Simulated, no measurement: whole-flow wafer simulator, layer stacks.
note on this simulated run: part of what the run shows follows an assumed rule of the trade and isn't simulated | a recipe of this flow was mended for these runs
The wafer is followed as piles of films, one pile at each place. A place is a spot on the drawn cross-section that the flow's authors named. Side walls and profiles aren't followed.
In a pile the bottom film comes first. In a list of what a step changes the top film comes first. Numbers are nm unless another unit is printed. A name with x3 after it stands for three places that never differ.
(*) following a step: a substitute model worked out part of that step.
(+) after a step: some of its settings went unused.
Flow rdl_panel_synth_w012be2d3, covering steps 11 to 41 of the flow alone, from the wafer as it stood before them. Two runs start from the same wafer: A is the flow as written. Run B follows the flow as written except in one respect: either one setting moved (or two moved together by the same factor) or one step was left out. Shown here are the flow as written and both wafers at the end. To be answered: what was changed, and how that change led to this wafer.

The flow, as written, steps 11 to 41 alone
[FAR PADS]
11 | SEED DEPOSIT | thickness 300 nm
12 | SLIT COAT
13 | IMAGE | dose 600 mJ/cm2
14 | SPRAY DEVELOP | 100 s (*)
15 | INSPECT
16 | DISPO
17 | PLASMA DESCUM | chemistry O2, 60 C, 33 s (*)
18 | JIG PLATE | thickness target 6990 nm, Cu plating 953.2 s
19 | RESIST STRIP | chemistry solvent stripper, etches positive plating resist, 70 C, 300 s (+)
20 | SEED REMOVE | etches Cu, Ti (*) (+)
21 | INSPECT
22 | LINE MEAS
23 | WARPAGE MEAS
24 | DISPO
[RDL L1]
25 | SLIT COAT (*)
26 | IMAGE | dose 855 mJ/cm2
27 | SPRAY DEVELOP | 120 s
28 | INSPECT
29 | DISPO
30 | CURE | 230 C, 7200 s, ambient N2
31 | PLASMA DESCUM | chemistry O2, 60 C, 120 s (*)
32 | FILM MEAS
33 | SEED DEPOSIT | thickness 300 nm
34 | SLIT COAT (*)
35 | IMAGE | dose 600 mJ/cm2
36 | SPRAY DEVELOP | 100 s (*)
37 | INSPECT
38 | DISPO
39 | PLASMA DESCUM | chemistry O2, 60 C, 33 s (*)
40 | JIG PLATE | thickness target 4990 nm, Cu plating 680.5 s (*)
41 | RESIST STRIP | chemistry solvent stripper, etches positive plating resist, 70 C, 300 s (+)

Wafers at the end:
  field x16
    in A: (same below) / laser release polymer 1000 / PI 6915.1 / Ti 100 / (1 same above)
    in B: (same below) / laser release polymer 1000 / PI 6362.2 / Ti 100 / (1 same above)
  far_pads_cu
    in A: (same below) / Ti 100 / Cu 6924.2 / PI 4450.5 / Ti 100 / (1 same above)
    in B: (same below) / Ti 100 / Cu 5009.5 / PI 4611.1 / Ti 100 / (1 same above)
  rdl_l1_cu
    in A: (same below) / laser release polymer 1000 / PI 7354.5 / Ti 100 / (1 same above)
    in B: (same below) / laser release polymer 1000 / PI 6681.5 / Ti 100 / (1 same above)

The reason: step 18, JIG PLATE: Cu plating 693 s was run, though the flow has Cu plating 953.2 s.

Step by step, how the change led to this:
  18 | JIG PLATE | thickness target 6990 nm, Cu plating 953.2 s
      far_pads_cu, rdl_l1_land, rdl_l1_via: A +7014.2 Cu | B +5099.5 Cu
  25 | SLIT COAT (*)
      field x16, rdl_l1_rim x3: A +6915.1 PI (new film) | B +6362.2 PI (new film)
      far_pads_cu: A +4450.5 PI (new film) | B +4611.1 PI (new film)
      (and at 2 other places as well)
  34 | SLIT COAT (*)
      rdl_l1_land: A +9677 ILINE-POS-THICK-GRADE-A (new film) | B +10.01 um ILINE-POS-THICK-GRADE-A (new film)
      far_pads_cu: A +10.3 um ILINE-POS-THICK-GRADE-A (new film) | B +10.62 um ILINE-POS-THICK-GRADE-A (new film)
      (and at 3 other places as well)
  36 | SPRAY DEVELOP | 100 s (*)
      rdl_l1_land: A -9677 ILINE-POS-THICK-GRADE-A (all of it) | B -10.01 um ILINE-POS-THICK-GRADE-A (all of it)
      rdl_l1_cu: A -12.38 um ILINE-POS-THICK-GRADE-A (all of it) | B -12.23 um ILINE-POS-THICK-GRADE-A (all of it)
      (and at 1 other place as well)
  41 | RESIST STRIP | chemistry solvent stripper, etches positive plating resist, 70 C, 300 s (+)
      far_pads_cu: A -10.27 um ILINE-POS-THICK-GRADE-A (all of it) | B -10.59 um ILINE-POS-THICK-GRADE-A (all of it)
      rdl_l1_space: A -12.36 um ILINE-POS-THICK-GRADE-A (all of it) | B -12.21 um ILINE-POS-THICK-GRADE-A (all of it)
